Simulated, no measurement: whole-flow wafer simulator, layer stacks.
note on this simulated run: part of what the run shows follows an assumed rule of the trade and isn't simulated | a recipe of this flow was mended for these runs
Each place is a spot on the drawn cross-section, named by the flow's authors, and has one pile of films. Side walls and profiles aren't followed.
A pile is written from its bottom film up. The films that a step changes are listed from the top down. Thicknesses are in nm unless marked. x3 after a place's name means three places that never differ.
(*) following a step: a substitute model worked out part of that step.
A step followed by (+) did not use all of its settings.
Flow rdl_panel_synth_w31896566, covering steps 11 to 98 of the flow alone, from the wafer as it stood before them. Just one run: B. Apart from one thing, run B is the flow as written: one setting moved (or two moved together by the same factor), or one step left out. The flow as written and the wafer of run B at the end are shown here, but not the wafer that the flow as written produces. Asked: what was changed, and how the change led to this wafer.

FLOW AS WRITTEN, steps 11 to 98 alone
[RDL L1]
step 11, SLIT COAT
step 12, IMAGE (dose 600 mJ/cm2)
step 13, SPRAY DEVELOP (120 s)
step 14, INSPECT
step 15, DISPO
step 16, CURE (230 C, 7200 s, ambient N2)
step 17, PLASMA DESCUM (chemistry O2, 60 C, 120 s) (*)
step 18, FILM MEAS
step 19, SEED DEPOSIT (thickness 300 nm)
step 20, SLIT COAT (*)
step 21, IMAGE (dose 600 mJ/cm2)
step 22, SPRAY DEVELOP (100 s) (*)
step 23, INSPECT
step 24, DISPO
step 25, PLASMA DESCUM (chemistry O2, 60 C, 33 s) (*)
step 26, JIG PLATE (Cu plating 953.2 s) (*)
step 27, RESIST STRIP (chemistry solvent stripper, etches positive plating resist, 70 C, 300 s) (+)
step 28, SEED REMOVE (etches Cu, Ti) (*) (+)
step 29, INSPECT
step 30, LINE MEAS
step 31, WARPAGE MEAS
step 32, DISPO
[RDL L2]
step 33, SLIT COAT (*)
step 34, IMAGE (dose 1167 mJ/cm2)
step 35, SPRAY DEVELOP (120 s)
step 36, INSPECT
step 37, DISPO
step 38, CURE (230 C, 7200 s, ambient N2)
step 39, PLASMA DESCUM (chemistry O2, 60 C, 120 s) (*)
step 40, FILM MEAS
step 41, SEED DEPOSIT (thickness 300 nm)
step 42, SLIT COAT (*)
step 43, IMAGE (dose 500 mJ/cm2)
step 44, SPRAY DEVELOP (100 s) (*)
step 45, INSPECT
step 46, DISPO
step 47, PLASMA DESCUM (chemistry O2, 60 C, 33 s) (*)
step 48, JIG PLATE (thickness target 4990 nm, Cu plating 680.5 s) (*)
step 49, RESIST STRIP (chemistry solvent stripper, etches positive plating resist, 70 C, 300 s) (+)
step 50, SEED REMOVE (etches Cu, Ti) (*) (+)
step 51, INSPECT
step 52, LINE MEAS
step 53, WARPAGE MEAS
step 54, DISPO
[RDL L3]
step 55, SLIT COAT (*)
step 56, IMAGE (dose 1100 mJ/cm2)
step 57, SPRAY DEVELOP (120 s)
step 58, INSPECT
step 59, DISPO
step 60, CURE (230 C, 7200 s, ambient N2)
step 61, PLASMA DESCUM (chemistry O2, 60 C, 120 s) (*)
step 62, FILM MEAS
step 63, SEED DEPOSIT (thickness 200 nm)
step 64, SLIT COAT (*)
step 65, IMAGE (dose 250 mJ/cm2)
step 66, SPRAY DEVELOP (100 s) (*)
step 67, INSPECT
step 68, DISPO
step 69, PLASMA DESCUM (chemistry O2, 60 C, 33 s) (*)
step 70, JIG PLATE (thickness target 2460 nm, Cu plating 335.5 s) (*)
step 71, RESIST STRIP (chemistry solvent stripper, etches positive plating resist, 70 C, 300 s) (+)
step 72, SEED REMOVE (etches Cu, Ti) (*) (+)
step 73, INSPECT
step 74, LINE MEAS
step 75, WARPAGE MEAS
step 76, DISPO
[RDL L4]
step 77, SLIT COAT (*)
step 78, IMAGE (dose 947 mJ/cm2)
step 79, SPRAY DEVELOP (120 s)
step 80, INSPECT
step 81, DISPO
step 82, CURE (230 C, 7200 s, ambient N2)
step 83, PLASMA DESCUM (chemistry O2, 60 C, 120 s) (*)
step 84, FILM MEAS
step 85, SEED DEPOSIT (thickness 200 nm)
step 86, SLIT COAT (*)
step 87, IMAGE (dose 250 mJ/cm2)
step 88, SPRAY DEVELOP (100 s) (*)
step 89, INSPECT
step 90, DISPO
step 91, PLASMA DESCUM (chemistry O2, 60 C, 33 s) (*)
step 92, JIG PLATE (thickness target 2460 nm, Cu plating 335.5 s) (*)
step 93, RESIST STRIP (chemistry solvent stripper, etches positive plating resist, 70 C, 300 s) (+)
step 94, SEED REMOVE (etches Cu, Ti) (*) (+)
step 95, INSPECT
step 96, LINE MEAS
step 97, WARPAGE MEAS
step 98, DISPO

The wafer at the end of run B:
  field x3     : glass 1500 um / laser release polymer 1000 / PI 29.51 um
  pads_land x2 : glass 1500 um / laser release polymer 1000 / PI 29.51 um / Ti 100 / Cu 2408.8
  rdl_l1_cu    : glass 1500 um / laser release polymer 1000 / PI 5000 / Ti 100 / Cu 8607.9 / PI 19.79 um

The reason: step 26, JIG PLATE: Cu plating 1182 s was run, whereas the flow has Cu plating 953.2 s.

The path from the change to this, step by step:
  step 26, JIG PLATE (Cu plating 953.2 s) (*)
      rdl_l1_cu, rdl_l1_via, rdl_l1_rim, rdl_l2_land, rdl_l2_via: Cu gains 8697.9 (as written it would have been: Cu gains 7014.2)
  step 33, SLIT COAT (*)
      rdl_l2_cu, rdl_l2_space: PI gains 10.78 um (as written it would have been: PI gains 9908.1)
      field x3, rdl_l3_cu, rdl_l3_space and 9 more: PI gains 8459.9 (as written it would have been: PI gains 8062.5)
      (and at 4 other places as well)
  step 42, SLIT COAT (*)
      rdl_l1_via: ILINE-POS-THICK-GRADE-A gains 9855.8 (new film) (as written it would have been: ILINE-POS-THICK-GRADE-A gains 10.08 um (new film))
      rdl_l2_cu, rdl_l2_space: ILINE-POS-THICK-GRADE-A gains 10.32 um (new film) (as written it would have been: ILINE-POS-THICK-GRADE-A gains 10.13 um (new film))
      (and at 3 other places as well)
  step 44, SPRAY DEVELOP (100 s) (*)
      rdl_l2_cu: ILINE-POS-THICK-GRADE-A loses 10.32 um (all of it) (as written it would have been: ILINE-POS-THICK-GRADE-A loses 10.13 um (all of it))
      rdl_l2_land: ILINE-POS-THICK-GRADE-A loses 6922.9 (all of it) (as written it would have been: ILINE-POS-THICK-GRADE-A loses 7139.5 (all of it))
      (and at 1 other place as well)
  step 49, RESIST STRIP (chemistry solvent stripper, etches positive plating resist, 70 C, 300 s) (+)
      rdl_l1_via: ILINE-POS-THICK-GRADE-A loses 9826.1 (all of it) (as written it would have been: ILINE-POS-THICK-GRADE-A loses 10.05 um (all of it))
      rdl_l1_space: ILINE-POS-THICK-GRADE-A loses 10.7 um (all of it) (as written it would have been: ILINE-POS-THICK-GRADE-A loses 10.49 um (all of it))
      (and at 1 other place as well)
  step 55, SLIT COAT (*)
      rdl_l1_space: PI gains 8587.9 (as written it would have been: PI gains 8409.5)
      rdl_l1_via: PI gains 7821.2 (as written it would have been: PI gains 8010.4)
      (and at 4 other places as well)
  step 64, SLIT COAT (*)
      rdl_l1_via: ILINE-POS-THICK-GRADE-A gains 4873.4 (new film) (as written it would have been: ILINE-POS-THICK-GRADE-A gains 4989.6 (new film))
      rdl_l2_land: ILINE-POS-THICK-GRADE-A gains 4063.3 (new film) (as written it would have been: ILINE-POS-THICK-GRADE-A gains 4157.2 (new film))
      (and at 1 other place as well)
  step 71, RESIST STRIP (chemistry solvent stripper, etches positive plating resist, 70 C, 300 s) (+)
      rdl_l1_via: ILINE-POS-THICK-GRADE-A loses 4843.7 (all of it) (as written it would have been: ILINE-POS-THICK-GRADE-A loses 4959.9 (all of it))
      rdl_l2_land: ILINE-POS-THICK-GRADE-A loses 4033.6 (all of it) (as written it would have been: ILINE-POS-THICK-GRADE-A loses 4127.5 (all of it))
      (and at 1 other place as well)
